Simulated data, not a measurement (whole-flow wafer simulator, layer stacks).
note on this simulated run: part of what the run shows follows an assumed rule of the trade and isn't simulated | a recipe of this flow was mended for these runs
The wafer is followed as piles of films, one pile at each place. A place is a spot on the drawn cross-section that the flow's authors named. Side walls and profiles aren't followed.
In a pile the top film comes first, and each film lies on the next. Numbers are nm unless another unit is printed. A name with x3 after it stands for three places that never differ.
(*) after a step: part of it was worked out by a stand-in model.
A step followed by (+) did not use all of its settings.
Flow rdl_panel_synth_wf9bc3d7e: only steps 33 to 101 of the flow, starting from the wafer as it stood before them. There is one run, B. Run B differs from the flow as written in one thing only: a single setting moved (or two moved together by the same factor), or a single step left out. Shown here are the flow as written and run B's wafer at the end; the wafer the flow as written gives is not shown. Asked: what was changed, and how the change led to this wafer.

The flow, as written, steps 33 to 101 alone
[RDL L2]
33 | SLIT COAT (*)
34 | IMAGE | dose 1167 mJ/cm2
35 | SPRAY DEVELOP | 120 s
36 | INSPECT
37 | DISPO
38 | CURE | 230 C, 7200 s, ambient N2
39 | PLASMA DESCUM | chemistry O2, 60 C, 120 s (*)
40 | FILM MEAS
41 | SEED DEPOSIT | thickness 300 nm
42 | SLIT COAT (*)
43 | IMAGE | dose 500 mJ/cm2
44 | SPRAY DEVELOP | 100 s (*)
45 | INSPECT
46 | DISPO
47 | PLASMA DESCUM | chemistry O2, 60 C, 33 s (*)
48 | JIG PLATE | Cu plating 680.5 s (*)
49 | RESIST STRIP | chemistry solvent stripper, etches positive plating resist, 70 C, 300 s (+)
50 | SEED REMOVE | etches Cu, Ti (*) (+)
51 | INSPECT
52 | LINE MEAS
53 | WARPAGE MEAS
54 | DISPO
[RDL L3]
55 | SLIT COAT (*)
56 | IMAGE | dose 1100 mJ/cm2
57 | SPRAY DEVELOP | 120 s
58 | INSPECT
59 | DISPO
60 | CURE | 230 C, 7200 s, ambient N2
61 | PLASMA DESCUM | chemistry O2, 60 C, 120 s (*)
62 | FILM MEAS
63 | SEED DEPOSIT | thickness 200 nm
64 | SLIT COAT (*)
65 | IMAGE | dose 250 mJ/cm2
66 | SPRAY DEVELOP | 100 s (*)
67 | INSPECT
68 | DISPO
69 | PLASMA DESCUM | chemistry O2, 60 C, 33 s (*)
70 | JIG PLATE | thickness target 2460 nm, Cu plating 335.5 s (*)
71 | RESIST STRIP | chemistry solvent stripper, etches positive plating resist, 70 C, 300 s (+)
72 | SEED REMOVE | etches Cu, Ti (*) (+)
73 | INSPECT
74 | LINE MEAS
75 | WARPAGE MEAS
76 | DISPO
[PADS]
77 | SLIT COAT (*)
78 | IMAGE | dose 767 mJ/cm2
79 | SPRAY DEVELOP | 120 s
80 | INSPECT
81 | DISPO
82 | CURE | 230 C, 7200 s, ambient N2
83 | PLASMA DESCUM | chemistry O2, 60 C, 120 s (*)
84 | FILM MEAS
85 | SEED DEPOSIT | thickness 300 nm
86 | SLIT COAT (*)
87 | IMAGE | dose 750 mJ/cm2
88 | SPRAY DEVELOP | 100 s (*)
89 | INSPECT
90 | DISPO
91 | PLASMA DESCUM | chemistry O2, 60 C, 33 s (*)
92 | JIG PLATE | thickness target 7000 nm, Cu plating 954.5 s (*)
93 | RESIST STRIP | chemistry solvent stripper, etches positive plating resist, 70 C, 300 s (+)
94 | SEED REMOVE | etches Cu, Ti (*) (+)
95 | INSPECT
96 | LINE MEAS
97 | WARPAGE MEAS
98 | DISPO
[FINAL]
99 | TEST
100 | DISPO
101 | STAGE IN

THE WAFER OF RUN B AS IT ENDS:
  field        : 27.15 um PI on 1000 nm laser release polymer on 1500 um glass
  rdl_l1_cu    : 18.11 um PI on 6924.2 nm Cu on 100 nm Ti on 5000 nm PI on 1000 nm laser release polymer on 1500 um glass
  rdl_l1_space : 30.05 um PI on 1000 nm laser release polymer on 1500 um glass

What caused this: step 48, JIG PLATE: Cu plating 789.4 s was run, while the flow as written has Cu plating 680.5 s.

How this came from the change, step by step:
  48 | JIG PLATE | Cu plating 680.5 s (*)
      rdl_l2_cu, rdl_l2_land, rdl_l2_via, rdl_l2_rim, rdl_l3_land, rdl_l3_via: Cu gains 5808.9 (as written it would have been: Cu gains 5007.5)
  55 | SLIT COAT (*)
      rdl_l3_cu, rdl_l3_space: PI gains 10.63 um (as written it would have been: PI gains 9998.1)
      field, pads_cu, pads_space, pads_land, pads_via: PI gains 8196.6 (as written it would have been: PI gains 7936.4)
      (also at 7 further places)
  64 | SLIT COAT (*)
      rdl_l1_rim: ILINE-POS-THICK-GRADE-A gains 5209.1 (new film) (as written it would have been: ILINE-POS-THICK-GRADE-A gains 5077.5 (new film))
      rdl_l2_via: ILINE-POS-THICK-GRADE-A gains 4141.9 (new film) (as written it would have been: ILINE-POS-THICK-GRADE-A gains 4385.9 (new film))
  71 | RESIST STRIP | chemistry solvent stripper, etches positive plating resist, 70 C, 300 s (+)
      rdl_l1_rim: ILINE-POS-THICK-GRADE-A loses 5179.4 (all of it) (as written it would have been: ILINE-POS-THICK-GRADE-A loses 5047.8 (all of it))
      rdl_l2_via: ILINE-POS-THICK-GRADE-A loses 4112.2 (all of it) (as written it would have been: ILINE-POS-THICK-GRADE-A loses 4356.2 (all of it))
  77 | SLIT COAT (*)
      rdl_l1_rim: PI gains 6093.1 (as written it would have been: PI gains 5965.6)
      rdl_l2_via: PI gains 5117.9 (as written it would have been: PI gains 5347.6)
      (also at 1 further place)
  86 | SLIT COAT (*)
      rdl_l1_cu: ILINE-POS-THICK-GRADE-A gains 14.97 um (new film) (as written it would have been: ILINE-POS-THICK-GRADE-A gains 14.96 um (new film))
      rdl_l1_space: ILINE-POS-THICK-GRADE-A gains 15.04 um (new film) (as written it would have been: ILINE-POS-THICK-GRADE-A gains 15.05 um (new film))
      (also at 9 further places)
  93 | RESIST STRIP | chemistry solvent stripper, etches positive plating resist, 70 C, 300 s (+)
      rdl_l1_cu: ILINE-POS-THICK-GRADE-A loses 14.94 um (all of it) (as written it would have been: ILINE-POS-THICK-GRADE-A loses 14.93 um (all of it))
      rdl_l2_cu: ILINE-POS-THICK-GRADE-A loses 15.35 um (all of it) (as written it would have been: ILINE-POS-THICK-GRADE-A loses 15.28 um (all of it))
      (also at 8 further places)
